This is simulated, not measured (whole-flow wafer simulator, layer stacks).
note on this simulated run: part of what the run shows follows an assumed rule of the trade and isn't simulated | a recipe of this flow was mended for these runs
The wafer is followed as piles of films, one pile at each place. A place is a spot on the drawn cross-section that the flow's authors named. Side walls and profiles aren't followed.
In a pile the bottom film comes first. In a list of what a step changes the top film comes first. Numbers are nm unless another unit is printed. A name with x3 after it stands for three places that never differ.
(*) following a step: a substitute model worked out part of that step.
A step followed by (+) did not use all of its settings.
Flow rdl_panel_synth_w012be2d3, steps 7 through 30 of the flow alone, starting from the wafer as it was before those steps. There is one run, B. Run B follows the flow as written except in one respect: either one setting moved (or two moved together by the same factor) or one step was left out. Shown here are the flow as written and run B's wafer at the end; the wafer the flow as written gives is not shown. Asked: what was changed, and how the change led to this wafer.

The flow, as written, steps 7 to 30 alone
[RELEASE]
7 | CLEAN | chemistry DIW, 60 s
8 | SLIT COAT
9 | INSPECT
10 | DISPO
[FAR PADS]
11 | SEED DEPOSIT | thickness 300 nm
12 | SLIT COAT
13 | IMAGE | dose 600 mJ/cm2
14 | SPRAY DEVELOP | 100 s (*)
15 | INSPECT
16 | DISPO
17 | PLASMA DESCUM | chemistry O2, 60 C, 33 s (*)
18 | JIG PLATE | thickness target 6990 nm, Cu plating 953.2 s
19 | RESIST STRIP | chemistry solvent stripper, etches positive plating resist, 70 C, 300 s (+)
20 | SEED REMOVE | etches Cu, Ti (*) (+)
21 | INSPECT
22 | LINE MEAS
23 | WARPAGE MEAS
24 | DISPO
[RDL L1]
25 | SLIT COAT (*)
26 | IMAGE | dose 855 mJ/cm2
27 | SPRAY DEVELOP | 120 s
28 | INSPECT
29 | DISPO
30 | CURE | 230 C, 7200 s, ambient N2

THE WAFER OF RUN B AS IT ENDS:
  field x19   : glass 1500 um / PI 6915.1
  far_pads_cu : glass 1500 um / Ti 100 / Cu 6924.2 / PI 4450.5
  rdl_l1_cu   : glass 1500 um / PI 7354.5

The reason: step 8, SLIT COAT, was skipped.

The path from the change to this, step by step:
  (no step that both runs have acts differently)
